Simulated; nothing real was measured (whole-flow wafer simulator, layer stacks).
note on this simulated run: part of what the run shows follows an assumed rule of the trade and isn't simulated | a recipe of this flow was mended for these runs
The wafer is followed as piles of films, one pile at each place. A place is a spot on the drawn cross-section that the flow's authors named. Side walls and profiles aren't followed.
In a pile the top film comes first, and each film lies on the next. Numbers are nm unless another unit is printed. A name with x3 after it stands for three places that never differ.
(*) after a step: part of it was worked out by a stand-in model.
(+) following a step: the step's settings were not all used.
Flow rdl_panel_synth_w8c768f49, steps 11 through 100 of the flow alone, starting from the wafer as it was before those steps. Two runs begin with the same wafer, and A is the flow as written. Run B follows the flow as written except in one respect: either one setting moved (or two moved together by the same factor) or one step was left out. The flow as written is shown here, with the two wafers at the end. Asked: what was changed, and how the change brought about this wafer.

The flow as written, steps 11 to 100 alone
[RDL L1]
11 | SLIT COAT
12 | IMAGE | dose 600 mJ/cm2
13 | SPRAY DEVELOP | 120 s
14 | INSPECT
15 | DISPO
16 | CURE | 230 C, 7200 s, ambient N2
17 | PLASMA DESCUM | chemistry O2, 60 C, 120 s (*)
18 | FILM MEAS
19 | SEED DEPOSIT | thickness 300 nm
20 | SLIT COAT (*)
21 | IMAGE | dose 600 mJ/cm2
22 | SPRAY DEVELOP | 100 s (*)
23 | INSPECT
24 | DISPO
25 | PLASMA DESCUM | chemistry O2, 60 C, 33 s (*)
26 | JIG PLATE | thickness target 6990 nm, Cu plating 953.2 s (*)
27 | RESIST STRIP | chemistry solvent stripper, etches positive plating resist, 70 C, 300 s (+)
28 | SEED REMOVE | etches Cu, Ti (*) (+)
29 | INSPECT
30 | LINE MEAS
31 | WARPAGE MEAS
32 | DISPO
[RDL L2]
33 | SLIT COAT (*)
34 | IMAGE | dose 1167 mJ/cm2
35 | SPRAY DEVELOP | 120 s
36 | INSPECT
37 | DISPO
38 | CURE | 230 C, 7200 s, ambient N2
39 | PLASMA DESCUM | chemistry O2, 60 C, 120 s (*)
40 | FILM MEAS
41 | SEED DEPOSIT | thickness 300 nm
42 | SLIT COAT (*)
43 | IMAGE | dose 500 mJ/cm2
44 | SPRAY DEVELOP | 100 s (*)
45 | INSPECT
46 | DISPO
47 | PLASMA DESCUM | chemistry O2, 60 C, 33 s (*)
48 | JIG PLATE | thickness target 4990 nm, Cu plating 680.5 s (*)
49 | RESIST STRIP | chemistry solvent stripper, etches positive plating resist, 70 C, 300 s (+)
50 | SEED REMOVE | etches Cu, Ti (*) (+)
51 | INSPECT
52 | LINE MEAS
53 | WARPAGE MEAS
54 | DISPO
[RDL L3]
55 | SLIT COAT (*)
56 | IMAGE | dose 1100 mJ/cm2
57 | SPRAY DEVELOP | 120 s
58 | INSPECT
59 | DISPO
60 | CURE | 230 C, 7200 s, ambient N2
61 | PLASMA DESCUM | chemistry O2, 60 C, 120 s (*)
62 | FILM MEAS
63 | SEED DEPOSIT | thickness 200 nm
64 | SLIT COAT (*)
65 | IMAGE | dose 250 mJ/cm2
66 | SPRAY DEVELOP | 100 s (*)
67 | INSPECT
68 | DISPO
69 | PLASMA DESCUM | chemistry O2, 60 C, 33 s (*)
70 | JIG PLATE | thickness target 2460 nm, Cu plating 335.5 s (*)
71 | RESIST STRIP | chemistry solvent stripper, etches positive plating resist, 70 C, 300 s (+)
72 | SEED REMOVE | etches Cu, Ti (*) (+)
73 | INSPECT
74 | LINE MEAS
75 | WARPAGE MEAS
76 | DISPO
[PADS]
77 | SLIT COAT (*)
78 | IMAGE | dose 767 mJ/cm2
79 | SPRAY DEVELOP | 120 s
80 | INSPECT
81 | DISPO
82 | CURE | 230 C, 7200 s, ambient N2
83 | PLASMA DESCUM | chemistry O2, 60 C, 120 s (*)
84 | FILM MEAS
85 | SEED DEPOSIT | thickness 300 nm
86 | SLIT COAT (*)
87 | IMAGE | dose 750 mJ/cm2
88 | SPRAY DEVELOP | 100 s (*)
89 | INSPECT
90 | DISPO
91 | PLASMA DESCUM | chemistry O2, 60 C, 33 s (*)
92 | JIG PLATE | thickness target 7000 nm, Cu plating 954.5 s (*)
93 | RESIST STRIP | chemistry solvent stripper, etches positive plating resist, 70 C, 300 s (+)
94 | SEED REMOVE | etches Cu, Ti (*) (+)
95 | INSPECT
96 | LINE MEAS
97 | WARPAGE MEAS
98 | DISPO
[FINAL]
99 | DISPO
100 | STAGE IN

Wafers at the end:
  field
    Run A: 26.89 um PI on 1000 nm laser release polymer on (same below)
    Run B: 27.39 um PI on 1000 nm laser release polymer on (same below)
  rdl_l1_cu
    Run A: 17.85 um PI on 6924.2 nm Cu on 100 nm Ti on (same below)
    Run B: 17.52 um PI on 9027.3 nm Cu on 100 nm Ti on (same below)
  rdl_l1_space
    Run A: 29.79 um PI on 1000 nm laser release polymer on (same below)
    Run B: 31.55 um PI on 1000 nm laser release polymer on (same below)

Cause: step 26, JIG PLATE: Cu plating 1239 s was run, though the flow has Cu plating 953.2 s.

The path from the change to this, step by step:
  26 | JIG PLATE | thickness target 6990 nm, Cu plating 953.2 s (*)
      rdl_l1_cu, rdl_l1_via, rdl_l1_rim, rdl_l2_land, rdl_l2_via: A Cu gains 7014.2 | B Cu gains 9117.3
  33 | SLIT COAT (*)
      rdl_l2_cu, rdl_l2_space: A PI gains 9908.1 | B PI gains 11 um
      field, rdl_l3_cu, rdl_l3_space and 7 more: A PI gains 8062.5 | B PI gains 8560.4
      (also at 4 further places)
  42 | SLIT COAT (*)
      rdl_l1_via: A ILINE-POS-THICK-GRADE-A gains 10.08 um (new film) | B ILINE-POS-THICK-GRADE-A gains 9800.1 (new film)
      rdl_l2_cu, rdl_l2_space: A ILINE-POS-THICK-GRADE-A gains 10.13 um (new film) | B ILINE-POS-THICK-GRADE-A gains 10.36 um (new film)
      (also at 3 further places)
  44 | SPRAY DEVELOP | 100 s (*)
      rdl_l2_cu: A ILINE-POS-THICK-GRADE-A loses 10.13 um (all of it) | B ILINE-POS-THICK-GRADE-A loses 10.36 um (all of it)
      rdl_l2_land: A ILINE-POS-THICK-GRADE-A loses 7139.5 (all of it) | B ILINE-POS-THICK-GRADE-A loses 6870.9 (all of it)
      (also at 1 further place)
  49 | RESIST STRIP | chemistry solvent stripper, etches positive plating resist, 70 C, 300 s (+)
      rdl_l1_via: A ILINE-POS-THICK-GRADE-A loses 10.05 um (all of it) | B ILINE-POS-THICK-GRADE-A loses 9770.4 (all of it)
      rdl_l1_space: A ILINE-POS-THICK-GRADE-A loses 10.49 um (all of it) | B ILINE-POS-THICK-GRADE-A loses 10.75 um (all of it)
      (also at 1 further place)
  55 | SLIT COAT (*)
      rdl_l1_space: A PI gains 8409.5 | B PI gains 8630.7
      rdl_l1_via: A PI gains 8010.4 | B PI gains 7774.1
      (also at 4 further places)
  64 | SLIT COAT (*)
      rdl_l1_via: A ILINE-POS-THICK-GRADE-A gains 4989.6 (new film) | B ILINE-POS-THICK-GRADE-A gains 4844.7 (new film)
      rdl_l2_cu: A ILINE-POS-THICK-GRADE-A gains 5291.3 (new film) | B ILINE-POS-THICK-GRADE-A gains 5408.2 (new film)
      (also at 2 further places)
  71 | RESIST STRIP | chemistry solvent stripper, etches positive plating resist, 70 C, 300 s (+)
      rdl_l1_via: A ILINE-POS-THICK-GRADE-A loses 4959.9 (all of it) | B ILINE-POS-THICK-GRADE-A loses 4815 (all of it)
      rdl_l2_cu: A ILINE-POS-THICK-GRADE-A loses 5261.6 (all of it) | B ILINE-POS-THICK-GRADE-A loses 5378.5 (all of it)
      (also at 2 further places)
  77 | SLIT COAT (*)
      rdl_l1_via: A PI gains 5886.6 | B PI gains 5760
      rdl_l2_land: A PI gains 5066.5 | B PI gains 4950.9
      (also at 1 further place)
  86 | SLIT COAT (*)
      rdl_l1_cu: A ILINE-POS-THICK-GRADE-A gains 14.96 um (new film) | B ILINE-POS-THICK-GRADE-A gains 15.01 um (new film)
      rdl_l1_space: A ILINE-POS-THICK-GRADE-A gains 15.05 um (new film) | B ILINE-POS-THICK-GRADE-A gains 15.11 um (new film)
      (also at 6 further places)
  93 | RESIST STRIP | chemistry solvent stripper, etches positive plating resist, 70 C, 300 s (+)
      rdl_l1_cu: A ILINE-POS-THICK-GRADE-A loses 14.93 um (all of it) | B ILINE-POS-THICK-GRADE-A loses 14.98 um (all of it)
      rdl_l1_space: A ILINE-POS-THICK-GRADE-A loses 15.02 um (all of it) | B ILINE-POS-THICK-GRADE-A loses 15.08 um (all of it)
      (also at 6 further places)
